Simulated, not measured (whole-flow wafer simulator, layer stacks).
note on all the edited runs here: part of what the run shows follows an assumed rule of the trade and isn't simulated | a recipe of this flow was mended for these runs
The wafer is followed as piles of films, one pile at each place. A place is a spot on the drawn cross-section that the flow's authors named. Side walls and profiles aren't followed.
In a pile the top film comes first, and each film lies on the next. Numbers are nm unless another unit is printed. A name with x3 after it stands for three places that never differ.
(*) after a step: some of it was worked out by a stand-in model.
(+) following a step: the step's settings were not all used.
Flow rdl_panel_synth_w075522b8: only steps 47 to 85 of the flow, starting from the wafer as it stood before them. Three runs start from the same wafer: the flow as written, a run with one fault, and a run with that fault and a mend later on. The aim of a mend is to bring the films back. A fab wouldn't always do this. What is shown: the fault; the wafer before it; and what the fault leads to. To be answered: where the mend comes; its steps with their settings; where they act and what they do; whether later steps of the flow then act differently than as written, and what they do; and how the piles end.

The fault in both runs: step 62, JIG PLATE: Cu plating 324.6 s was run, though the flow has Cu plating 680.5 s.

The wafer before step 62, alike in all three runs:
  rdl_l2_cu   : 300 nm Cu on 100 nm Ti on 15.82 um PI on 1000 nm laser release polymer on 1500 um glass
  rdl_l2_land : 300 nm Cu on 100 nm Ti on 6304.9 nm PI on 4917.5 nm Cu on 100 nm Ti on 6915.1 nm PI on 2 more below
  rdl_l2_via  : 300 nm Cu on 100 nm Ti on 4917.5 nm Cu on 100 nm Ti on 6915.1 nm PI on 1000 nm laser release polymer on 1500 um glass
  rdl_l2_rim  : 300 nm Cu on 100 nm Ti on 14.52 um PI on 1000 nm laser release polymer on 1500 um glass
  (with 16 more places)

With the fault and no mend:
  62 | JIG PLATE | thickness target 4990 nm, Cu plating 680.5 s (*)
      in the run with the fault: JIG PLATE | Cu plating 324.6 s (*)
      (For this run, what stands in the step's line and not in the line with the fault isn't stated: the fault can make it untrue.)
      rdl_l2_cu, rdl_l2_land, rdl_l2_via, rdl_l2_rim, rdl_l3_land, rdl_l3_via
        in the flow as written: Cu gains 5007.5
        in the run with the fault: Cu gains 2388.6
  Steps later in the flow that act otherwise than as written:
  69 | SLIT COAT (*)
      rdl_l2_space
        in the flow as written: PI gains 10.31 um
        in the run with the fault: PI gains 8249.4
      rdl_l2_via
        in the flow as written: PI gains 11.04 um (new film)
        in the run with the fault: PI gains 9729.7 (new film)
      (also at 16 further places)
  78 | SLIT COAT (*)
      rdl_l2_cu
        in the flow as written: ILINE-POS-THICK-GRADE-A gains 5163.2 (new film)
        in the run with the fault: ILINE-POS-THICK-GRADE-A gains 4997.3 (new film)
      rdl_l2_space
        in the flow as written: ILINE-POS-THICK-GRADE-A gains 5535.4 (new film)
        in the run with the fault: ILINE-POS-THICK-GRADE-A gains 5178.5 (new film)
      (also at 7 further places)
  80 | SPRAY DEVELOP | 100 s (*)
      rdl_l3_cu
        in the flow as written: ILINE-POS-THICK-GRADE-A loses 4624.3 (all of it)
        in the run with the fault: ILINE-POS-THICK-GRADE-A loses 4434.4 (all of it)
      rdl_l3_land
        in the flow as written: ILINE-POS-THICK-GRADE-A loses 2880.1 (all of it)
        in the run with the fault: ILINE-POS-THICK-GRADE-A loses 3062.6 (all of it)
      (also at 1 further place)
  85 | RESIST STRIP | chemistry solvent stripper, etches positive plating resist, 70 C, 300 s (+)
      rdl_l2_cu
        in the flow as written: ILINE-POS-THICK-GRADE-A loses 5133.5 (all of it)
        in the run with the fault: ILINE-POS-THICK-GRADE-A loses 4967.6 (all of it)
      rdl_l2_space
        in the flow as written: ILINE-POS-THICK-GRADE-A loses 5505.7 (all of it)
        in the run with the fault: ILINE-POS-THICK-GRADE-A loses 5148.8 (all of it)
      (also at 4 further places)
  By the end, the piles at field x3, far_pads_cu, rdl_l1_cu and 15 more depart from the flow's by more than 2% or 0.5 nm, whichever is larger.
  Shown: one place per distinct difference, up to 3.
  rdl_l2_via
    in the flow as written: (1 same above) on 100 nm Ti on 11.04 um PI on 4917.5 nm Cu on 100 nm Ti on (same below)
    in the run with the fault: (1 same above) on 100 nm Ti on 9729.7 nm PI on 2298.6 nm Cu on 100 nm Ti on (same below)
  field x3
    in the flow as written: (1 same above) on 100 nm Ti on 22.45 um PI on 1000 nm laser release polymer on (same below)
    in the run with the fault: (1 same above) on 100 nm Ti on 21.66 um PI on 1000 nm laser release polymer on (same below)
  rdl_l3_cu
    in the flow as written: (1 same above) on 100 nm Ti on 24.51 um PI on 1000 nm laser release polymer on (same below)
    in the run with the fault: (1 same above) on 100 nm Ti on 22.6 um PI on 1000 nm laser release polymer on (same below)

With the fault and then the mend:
  After step 62 comes the mend.
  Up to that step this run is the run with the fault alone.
  62a | JIG PLATE | Cu plating 355.9 s (*) (a further turn of the flow's step 62, with different settings)
      rdl_l2_cu, rdl_l2_land, rdl_l2_via, rdl_l2_rim, rdl_l3_land, rdl_l3_via
        Cu gains 2618.9
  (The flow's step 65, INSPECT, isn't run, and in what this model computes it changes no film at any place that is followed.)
  Later steps of the flow that are run all act as written at every place that is followed.
  At every place that both follow, the piles at the end match the flow's.
